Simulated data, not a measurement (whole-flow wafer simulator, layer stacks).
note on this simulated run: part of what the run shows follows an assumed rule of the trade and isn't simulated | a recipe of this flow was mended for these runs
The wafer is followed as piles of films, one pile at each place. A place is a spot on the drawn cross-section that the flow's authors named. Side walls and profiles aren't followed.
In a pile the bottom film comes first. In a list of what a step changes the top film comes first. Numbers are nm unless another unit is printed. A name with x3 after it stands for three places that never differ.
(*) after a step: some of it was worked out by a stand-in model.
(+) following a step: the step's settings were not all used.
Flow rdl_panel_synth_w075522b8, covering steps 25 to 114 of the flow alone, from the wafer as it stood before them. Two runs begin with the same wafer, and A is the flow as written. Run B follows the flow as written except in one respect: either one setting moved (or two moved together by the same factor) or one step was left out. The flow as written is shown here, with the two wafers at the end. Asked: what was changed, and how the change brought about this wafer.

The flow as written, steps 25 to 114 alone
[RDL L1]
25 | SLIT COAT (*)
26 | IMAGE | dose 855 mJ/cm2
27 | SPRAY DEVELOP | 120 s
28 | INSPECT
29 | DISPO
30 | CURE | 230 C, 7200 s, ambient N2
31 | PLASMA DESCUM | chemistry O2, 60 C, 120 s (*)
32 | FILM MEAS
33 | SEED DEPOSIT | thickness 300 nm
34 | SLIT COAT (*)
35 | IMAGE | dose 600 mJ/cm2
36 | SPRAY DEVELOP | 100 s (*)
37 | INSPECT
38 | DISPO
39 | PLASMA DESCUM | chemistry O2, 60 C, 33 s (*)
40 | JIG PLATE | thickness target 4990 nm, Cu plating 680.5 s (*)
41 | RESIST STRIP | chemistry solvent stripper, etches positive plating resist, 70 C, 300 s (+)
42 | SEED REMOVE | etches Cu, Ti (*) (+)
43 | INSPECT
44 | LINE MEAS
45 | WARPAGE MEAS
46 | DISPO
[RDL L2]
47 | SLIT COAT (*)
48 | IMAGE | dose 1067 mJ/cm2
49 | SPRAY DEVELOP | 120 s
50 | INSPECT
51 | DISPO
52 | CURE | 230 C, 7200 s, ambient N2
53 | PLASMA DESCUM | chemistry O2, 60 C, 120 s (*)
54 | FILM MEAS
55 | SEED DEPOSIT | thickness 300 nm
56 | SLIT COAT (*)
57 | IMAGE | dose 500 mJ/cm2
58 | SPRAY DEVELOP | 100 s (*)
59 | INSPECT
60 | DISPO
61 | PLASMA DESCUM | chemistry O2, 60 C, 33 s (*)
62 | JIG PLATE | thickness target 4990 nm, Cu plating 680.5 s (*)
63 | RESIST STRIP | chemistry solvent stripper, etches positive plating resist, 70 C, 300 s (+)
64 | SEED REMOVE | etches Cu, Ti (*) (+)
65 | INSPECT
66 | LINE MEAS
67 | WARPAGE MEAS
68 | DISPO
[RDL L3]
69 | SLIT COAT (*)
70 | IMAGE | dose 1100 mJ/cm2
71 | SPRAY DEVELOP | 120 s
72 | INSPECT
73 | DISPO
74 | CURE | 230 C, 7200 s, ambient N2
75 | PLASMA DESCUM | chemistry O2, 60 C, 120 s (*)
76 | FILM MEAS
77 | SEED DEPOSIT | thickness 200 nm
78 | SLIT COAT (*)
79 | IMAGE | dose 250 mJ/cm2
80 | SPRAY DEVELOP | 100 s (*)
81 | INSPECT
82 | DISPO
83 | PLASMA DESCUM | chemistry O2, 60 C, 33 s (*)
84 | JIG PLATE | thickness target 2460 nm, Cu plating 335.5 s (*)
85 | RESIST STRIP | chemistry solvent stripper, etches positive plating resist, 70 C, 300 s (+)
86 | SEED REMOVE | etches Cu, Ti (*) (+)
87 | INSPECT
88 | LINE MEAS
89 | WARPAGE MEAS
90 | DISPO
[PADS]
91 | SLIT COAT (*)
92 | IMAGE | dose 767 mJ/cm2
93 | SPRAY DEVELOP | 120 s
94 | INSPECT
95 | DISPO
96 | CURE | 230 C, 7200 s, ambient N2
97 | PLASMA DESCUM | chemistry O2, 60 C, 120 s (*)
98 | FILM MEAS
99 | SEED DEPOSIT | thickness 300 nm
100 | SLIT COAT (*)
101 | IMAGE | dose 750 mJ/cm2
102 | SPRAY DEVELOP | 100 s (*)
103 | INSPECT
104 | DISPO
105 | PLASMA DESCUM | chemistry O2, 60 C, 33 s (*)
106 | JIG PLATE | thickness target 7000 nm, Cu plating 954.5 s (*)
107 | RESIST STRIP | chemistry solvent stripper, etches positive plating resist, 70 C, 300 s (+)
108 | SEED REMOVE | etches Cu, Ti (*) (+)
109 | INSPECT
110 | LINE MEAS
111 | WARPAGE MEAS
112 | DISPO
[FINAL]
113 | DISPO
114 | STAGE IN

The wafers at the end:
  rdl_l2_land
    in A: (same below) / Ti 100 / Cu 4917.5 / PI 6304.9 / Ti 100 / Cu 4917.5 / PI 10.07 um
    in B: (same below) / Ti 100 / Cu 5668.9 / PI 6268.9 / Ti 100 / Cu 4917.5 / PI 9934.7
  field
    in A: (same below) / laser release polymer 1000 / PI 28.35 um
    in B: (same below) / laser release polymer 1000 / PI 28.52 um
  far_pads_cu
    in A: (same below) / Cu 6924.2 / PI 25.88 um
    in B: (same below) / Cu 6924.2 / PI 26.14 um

Cause: step 40, JIG PLATE: Cu plating 782.6 s was run, while the flow as written has Cu plating 680.5 s.

How this came from the change, step by step:
  40 | JIG PLATE | thickness target 4990 nm, Cu plating 680.5 s (*)
      rdl_l1_cu, rdl_l1_land, rdl_l1_via, rdl_l1_rim, rdl_l2_land, rdl_l2_via: A Cu gains 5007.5 | B Cu gains 5758.9
  47 | SLIT COAT (*)
      rdl_l1_space: A PI gains 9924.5 | B PI gains 10.26 um
      field, rdl_l3_cu, rdl_l3_space and 7 more: A PI gains 7600.9 | B PI gains 7772.3
      (as well as at 5 more places)
  56 | SLIT COAT (*)
      far_pads_cu: A ILINE-POS-THICK-GRADE-A gains 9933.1 (new film) | B ILINE-POS-THICK-GRADE-A gains 10.02 um (new film)
      rdl_l1_cu: A ILINE-POS-THICK-GRADE-A gains 10.04 um (new film) | B ILINE-POS-THICK-GRADE-A gains 9961 (new film)
      (as well as at 2 more places)
  58 | SPRAY DEVELOP | 100 s (*)
      rdl_l2_via: A ILINE-POS-THICK-GRADE-A loses 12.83 um (all of it) | B ILINE-POS-THICK-GRADE-A loses 12.71 um (all of it)
  63 | RESIST STRIP | chemistry solvent stripper, etches positive plating resist, 70 C, 300 s (+)
      rdl_l1_cu: A ILINE-POS-THICK-GRADE-A loses 10.01 um (all of it) | B ILINE-POS-THICK-GRADE-A loses 9931.3 (all of it)
      rdl_l1_space: A ILINE-POS-THICK-GRADE-A loses 10.99 um (all of it) | B ILINE-POS-THICK-GRADE-A loses 11.1 um (all of it)
  69 | SLIT COAT (*)
      rdl_l2_space: A PI gains 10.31 um | B PI gains 10.42 um
      rdl_l2_via: A PI gains 11.04 um (new film) | B PI gains 10.93 um (new film)
  91 | SLIT COAT (*)
      far_pads_cu: A PI gains 5838.2 | B PI gains 5650.1
      rdl_l1_cu: A PI gains 6093.4 | B PI gains 5835.8
      (as well as at 3 more places)
  100 | SLIT COAT (*)
      rdl_l1_cu: A ILINE-POS-THICK-GRADE-A gains 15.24 um (new film) | B ILINE-POS-THICK-GRADE-A gains 15.25 um (new film)
      rdl_l1_space: A ILINE-POS-THICK-GRADE-A gains 15.28 um (new film) | B ILINE-POS-THICK-GRADE-A gains 15.34 um (new film)
      (as well as at 6 more places)
  107 | RESIST STRIP | chemistry solvent stripper, etches positive plating resist, 70 C, 300 s (+)
      rdl_l1_cu: A ILINE-POS-THICK-GRADE-A loses 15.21 um (all of it) | B ILINE-POS-THICK-GRADE-A loses 15.22 um (all of it)
      rdl_l1_space: A ILINE-POS-THICK-GRADE-A loses 15.25 um (all of it) | B ILINE-POS-THICK-GRADE-A loses 15.31 um (all of it)
      (as well as at 6 more places)
